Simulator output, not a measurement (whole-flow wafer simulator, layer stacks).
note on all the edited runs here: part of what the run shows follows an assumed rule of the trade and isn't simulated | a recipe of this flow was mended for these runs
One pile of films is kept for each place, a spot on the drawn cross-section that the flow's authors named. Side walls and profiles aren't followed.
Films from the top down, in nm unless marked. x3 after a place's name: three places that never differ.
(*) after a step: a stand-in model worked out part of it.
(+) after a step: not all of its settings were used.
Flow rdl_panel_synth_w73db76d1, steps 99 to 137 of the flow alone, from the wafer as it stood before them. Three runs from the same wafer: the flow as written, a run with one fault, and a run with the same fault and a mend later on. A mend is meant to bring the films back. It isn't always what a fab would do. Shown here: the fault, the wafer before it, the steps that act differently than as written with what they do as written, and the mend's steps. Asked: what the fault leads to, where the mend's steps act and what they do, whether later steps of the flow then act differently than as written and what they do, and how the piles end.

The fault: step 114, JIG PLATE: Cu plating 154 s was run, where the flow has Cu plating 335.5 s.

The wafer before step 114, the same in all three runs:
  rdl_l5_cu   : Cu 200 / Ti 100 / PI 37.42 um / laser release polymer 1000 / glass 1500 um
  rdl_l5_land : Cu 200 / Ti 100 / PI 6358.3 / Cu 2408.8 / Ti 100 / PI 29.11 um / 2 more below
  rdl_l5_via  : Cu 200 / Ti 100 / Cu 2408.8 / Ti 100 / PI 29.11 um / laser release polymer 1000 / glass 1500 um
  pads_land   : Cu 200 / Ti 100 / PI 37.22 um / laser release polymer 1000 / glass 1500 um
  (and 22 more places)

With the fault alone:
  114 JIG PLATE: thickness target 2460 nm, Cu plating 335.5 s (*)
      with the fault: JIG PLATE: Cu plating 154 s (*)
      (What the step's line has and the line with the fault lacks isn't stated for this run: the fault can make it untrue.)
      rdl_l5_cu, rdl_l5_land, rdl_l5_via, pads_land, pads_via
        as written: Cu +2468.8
        with the fault: Cu +1133.2
  Later steps of the flow that act differently than as written:
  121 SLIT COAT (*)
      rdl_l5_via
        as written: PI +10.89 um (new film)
        with the fault: PI +9469.8 (new film)
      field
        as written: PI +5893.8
        with the fault: PI +5405.9
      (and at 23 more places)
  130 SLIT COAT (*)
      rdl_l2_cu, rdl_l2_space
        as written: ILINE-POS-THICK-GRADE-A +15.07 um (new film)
        with the fault: ILINE-POS-THICK-GRADE-A +15.08 um (new film)
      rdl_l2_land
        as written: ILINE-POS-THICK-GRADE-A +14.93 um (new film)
        with the fault: ILINE-POS-THICK-GRADE-A +14.92 um (new film)
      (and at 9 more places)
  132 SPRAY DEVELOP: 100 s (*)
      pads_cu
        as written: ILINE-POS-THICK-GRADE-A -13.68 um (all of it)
        with the fault: ILINE-POS-THICK-GRADE-A -13.61 um (all of it)
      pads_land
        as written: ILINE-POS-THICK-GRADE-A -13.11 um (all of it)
        with the fault: ILINE-POS-THICK-GRADE-A -13.23 um (all of it)
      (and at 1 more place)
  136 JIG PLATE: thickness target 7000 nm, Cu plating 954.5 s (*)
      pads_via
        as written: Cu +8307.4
        with the fault: Cu +8484.8
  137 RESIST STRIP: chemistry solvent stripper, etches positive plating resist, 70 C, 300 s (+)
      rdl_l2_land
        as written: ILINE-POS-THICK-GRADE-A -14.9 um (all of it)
        with the fault: ILINE-POS-THICK-GRADE-A -14.89 um (all of it)
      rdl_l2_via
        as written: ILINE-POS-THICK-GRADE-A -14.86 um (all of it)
        with the fault: ILINE-POS-THICK-GRADE-A -14.85 um (all of it)
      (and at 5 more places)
  At the end the piles differ from the flow's by more than 2% or 0.5 nm, whichever is larger, at rdl_l3_cu, rdl_l3_land, rdl_l4_cu and 9 more.
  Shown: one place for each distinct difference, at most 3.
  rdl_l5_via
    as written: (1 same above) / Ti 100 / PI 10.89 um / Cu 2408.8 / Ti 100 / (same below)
    with the fault: (1 same above) / Ti 100 / PI 9469.8 / Cu 1073.2 / Ti 100 / (same below)
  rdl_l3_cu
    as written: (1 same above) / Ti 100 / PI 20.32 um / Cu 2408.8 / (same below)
    with the fault: (1 same above) / Ti 100 / PI 19.83 um / Cu 2408.8 / (same below)
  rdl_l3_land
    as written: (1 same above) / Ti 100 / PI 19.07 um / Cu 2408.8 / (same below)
    with the fault: (1 same above) / Ti 100 / PI 18.59 um / Cu 2408.8 / (same below)

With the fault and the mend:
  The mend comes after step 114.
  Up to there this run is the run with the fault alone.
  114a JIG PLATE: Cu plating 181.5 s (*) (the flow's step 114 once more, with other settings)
      rdl_l5_cu, rdl_l5_land, rdl_l5_via, pads_land, pads_via
        Cu +1335.6
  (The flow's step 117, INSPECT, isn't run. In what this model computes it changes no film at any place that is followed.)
  No later step of the flow acts differently than as written at any place that is followed.
  At the end the piles are the same as the flow's at every place that both follow.
